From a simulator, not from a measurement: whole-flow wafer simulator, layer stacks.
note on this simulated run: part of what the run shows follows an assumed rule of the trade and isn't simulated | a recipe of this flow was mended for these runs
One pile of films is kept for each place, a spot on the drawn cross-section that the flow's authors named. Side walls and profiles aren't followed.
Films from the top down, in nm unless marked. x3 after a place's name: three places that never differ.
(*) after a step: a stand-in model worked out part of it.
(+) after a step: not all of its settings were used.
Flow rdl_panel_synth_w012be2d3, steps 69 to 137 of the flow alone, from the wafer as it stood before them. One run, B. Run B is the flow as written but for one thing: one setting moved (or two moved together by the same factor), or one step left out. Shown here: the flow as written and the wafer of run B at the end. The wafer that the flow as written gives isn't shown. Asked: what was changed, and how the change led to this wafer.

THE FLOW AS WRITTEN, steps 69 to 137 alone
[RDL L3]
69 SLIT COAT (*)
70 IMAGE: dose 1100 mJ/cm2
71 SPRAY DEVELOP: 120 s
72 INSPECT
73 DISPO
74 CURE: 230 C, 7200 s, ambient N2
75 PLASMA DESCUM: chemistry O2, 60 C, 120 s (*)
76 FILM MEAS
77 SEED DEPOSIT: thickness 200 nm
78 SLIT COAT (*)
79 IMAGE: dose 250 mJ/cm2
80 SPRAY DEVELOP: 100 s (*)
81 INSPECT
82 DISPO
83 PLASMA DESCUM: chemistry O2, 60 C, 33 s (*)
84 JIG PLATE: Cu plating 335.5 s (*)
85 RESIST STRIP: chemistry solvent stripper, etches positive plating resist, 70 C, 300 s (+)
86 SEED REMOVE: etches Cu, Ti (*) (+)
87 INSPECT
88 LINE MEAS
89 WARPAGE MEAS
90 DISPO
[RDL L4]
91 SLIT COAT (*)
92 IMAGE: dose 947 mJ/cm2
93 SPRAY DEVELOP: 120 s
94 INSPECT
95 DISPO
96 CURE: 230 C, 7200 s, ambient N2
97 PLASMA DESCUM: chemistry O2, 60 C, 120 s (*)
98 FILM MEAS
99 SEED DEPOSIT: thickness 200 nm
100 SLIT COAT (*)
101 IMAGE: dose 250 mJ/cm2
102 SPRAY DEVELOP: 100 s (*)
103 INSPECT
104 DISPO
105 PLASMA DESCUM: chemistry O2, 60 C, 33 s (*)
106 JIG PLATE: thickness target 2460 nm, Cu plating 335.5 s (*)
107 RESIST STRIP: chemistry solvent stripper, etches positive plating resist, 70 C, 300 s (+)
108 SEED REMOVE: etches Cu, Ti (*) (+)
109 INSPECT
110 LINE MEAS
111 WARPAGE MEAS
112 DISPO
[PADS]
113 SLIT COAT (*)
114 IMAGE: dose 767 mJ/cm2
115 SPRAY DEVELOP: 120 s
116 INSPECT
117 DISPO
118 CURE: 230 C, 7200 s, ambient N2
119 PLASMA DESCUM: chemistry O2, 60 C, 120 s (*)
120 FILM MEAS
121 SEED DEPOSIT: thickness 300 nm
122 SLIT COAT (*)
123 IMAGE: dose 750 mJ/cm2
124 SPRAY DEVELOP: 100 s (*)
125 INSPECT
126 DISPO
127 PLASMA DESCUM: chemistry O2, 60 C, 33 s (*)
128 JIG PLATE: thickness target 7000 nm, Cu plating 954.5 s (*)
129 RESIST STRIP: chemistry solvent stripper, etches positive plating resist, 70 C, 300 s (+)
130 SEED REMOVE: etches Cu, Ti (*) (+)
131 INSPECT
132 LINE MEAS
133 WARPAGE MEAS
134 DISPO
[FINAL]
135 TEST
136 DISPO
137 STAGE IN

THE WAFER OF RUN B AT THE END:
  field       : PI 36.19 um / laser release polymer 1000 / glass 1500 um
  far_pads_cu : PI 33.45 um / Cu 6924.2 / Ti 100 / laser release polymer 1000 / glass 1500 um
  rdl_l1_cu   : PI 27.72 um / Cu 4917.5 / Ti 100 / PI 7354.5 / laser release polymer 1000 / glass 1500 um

The cause: step 84, JIG PLATE: Cu plating 281.8 s was run, where the flow has Cu plating 335.5 s.

How the change led to this, step by step:
  84 JIG PLATE: Cu plating 335.5 s (*)
      rdl_l3_cu, rdl_l3_land, rdl_l3_via, rdl_l4_land, rdl_l4_via: Cu +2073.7 (as written it would be: Cu +2468.8)
  91 SLIT COAT (*)
      field, pads_cu, pads_space, pads_land, pads_via: PI +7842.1 (as written it would be: PI +8112.6)
      far_pads_cu: PI +7562 (as written it would be: PI +7829.7)
      (and at 15 more places)
  100 SLIT COAT (*)
      rdl_l3_land: ILINE-POS-THICK-GRADE-A +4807 (new film) (as written it would be: ILINE-POS-THICK-GRADE-A +4693.2 (new film))
      rdl_l3_via: ILINE-POS-THICK-GRADE-A +4776.1 (new film) (as written it would be: ILINE-POS-THICK-GRADE-A +4627.8 (new film))
  107 RESIST STRIP: chemistry solvent stripper, etches positive plating resist, 70 C, 300 s (+)
      rdl_l3_land: ILINE-POS-THICK-GRADE-A -4777.3 (all of it) (as written it would be: ILINE-POS-THICK-GRADE-A -4663.5 (all of it))
      rdl_l3_via: ILINE-POS-THICK-GRADE-A -4746.4 (all of it) (as written it would be: ILINE-POS-THICK-GRADE-A -4598.1 (all of it))
  113 SLIT COAT (*)
      rdl_l3_via: PI +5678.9 (as written it would be: PI +5534.5)
      rdl_l4_via: PI +10.93 um (new film) (as written it would be: PI +10.89 um (new film))
  122 SLIT COAT (*)
      rdl_l2_cu, rdl_l2_space: ILINE-POS-THICK-GRADE-A +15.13 um (new film) (as written it would be: ILINE-POS-THICK-GRADE-A +15.12 um (new film))
      rdl_l4_cu, rdl_l4_space: ILINE-POS-THICK-GRADE-A +15.11 um (new film) (as written it would be: ILINE-POS-THICK-GRADE-A +15.12 um (new film))
      (and at 7 more places)
  129 RESIST STRIP: chemistry solvent stripper, etches positive plating resist, 70 C, 300 s (+)
      rdl_l2_cu, rdl_l2_space: ILINE-POS-THICK-GRADE-A -15.1 um (all of it) (as written it would be: ILINE-POS-THICK-GRADE-A -15.09 um (all of it))
      rdl_l4_cu, rdl_l4_space: ILINE-POS-THICK-GRADE-A -15.08 um (all of it) (as written it would be: ILINE-POS-THICK-GRADE-A -15.09 um (all of it))
      (and at 7 more places)
